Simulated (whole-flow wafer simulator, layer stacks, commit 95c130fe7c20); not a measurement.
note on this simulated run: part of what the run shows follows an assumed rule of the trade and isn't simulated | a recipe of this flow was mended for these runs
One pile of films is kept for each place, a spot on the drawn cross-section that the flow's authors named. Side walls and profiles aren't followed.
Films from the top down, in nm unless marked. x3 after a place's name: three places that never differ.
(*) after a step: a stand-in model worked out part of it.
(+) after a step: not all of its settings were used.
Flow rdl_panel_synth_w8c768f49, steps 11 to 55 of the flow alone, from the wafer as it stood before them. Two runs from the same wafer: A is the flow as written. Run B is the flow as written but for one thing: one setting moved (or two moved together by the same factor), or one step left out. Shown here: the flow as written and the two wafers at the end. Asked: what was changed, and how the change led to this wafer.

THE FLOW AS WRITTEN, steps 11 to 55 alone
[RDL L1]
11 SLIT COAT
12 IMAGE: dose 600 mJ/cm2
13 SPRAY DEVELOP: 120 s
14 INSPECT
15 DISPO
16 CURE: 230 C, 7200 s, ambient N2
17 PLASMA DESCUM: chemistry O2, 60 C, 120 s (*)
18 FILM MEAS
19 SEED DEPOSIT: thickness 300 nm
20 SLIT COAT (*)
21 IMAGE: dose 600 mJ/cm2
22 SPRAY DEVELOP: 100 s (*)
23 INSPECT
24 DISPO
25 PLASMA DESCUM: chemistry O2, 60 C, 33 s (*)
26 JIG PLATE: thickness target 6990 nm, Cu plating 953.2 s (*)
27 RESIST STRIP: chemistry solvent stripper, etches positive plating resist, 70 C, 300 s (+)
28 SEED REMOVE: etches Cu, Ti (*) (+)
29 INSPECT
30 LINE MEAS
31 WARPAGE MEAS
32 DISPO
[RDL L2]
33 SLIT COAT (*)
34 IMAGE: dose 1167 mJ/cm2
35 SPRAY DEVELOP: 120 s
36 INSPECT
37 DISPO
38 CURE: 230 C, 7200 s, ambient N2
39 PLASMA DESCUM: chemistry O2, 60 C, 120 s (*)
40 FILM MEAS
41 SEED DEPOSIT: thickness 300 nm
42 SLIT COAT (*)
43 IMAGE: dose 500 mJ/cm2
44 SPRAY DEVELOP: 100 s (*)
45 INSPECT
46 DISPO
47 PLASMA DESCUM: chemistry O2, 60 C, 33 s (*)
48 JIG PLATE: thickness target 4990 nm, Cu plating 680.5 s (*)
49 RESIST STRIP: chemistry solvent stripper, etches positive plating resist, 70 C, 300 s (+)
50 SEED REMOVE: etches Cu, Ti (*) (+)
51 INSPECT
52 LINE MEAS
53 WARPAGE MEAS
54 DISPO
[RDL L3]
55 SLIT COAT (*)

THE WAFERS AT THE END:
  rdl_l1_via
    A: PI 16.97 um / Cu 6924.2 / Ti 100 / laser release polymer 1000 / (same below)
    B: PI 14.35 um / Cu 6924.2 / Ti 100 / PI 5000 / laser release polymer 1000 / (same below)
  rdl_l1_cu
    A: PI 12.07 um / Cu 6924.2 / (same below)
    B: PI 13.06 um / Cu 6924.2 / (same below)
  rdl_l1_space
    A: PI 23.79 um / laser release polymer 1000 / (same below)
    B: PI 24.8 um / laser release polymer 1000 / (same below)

The cause: step 13, SPRAY DEVELOP: 120 s, was left out.

How the change led to this, step by step:
  20 SLIT COAT (*)
      rdl_l1_cu: A ILINE-POS-THICK-GRADE-A +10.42 um (new film) | B ILINE-POS-THICK-GRADE-A +12 um (new film)
      rdl_l1_space: A ILINE-POS-THICK-GRADE-A +10.94 um (new film) | B ILINE-POS-THICK-GRADE-A +12 um (new film)
      (and at 1 more place)
  22 SPRAY DEVELOP: 100 s (*)
      rdl_l1_cu: A ILINE-POS-THICK-GRADE-A -10.42 um (all of it) | B ILINE-POS-THICK-GRADE-A -12 um (all of it)
      rdl_l1_via: A ILINE-POS-THICK-GRADE-A -13.83 um (all of it) | B ILINE-POS-THICK-GRADE-A -12 um (all of it)
  27 RESIST STRIP: chemistry solvent stripper, etches positive plating resist, 70 C, 300 s (+)
      rdl_l1_space: A ILINE-POS-THICK-GRADE-A -10.91 um (all of it) | B ILINE-POS-THICK-GRADE-A -11.97 um (all of it)
  33 SLIT COAT (*)
      rdl_l1_cu: A PI +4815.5 (new film) | B PI +5406.8 (new film)
      rdl_l1_space: A PI +10.38 um | B PI +10.99 um
      (and at 1 more place)
  42 SLIT COAT (*)
      rdl_l1_via: A ILINE-POS-THICK-GRADE-A +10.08 um (new film) | B ILINE-POS-THICK-GRADE-A +9151.1 (new film)
      rdl_l1_cu: A ILINE-POS-THICK-GRADE-A +9269.6 (new film) | B ILINE-POS-THICK-GRADE-A +9750.6 (new film)
      (and at 1 more place)
  49 RESIST STRIP: chemistry solvent stripper, etches positive plating resist, 70 C, 300 s (+)
      rdl_l1_via: A ILINE-POS-THICK-GRADE-A -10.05 um (all of it) | B ILINE-POS-THICK-GRADE-A -9121.4 (all of it)
      rdl_l1_cu: A ILINE-POS-THICK-GRADE-A -9239.9 (all of it) | B ILINE-POS-THICK-GRADE-A -9720.9 (all of it)
      (and at 1 more place)
  55 SLIT COAT (*)
      rdl_l1_cu: A PI +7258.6 | B PI +7654.9
      rdl_l1_space: A PI +8409.5 | B PI +8803.7
      (and at 1 more place)
